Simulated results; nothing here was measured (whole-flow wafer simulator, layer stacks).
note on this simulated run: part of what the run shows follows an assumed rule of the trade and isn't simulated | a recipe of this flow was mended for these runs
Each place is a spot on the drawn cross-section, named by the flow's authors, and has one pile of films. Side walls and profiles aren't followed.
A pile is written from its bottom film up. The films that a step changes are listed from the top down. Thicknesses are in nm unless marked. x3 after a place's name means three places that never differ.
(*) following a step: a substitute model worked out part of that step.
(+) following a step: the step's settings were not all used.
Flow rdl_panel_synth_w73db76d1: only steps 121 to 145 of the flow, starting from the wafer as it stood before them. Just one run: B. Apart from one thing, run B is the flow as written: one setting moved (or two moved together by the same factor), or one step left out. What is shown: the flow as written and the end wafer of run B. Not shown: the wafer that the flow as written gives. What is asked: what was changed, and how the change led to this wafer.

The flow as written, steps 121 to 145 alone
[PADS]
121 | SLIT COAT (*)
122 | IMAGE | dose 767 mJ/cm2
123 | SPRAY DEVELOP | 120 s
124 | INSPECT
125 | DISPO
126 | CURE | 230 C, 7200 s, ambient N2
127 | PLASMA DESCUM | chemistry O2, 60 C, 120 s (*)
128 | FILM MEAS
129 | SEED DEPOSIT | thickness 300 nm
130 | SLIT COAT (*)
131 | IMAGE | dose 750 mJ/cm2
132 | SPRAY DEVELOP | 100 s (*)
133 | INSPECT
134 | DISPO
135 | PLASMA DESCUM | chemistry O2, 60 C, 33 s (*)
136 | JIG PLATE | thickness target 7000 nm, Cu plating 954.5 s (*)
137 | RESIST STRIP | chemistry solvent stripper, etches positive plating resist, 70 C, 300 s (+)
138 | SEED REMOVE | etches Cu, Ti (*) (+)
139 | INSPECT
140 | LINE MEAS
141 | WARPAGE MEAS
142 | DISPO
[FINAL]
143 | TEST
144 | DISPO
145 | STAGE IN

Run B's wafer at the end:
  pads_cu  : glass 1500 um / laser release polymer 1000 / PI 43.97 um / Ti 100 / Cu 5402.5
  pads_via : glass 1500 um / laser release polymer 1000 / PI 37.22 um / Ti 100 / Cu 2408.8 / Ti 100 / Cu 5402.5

What caused this: step 136, JIG PLATE: Cu plating 746.4 s was run, whereas the flow has Cu plating 954.5 s.

The path from the change to this, step by step:
  136 | JIG PLATE | thickness target 7000 nm, Cu plating 954.5 s (*)
      pads_cu, pads_land: Cu gains 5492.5 (as written it would have been: Cu gains 7023.8)
      pads_via: Cu gains 5492.5 (as written it would have been: Cu gains 8307.4)
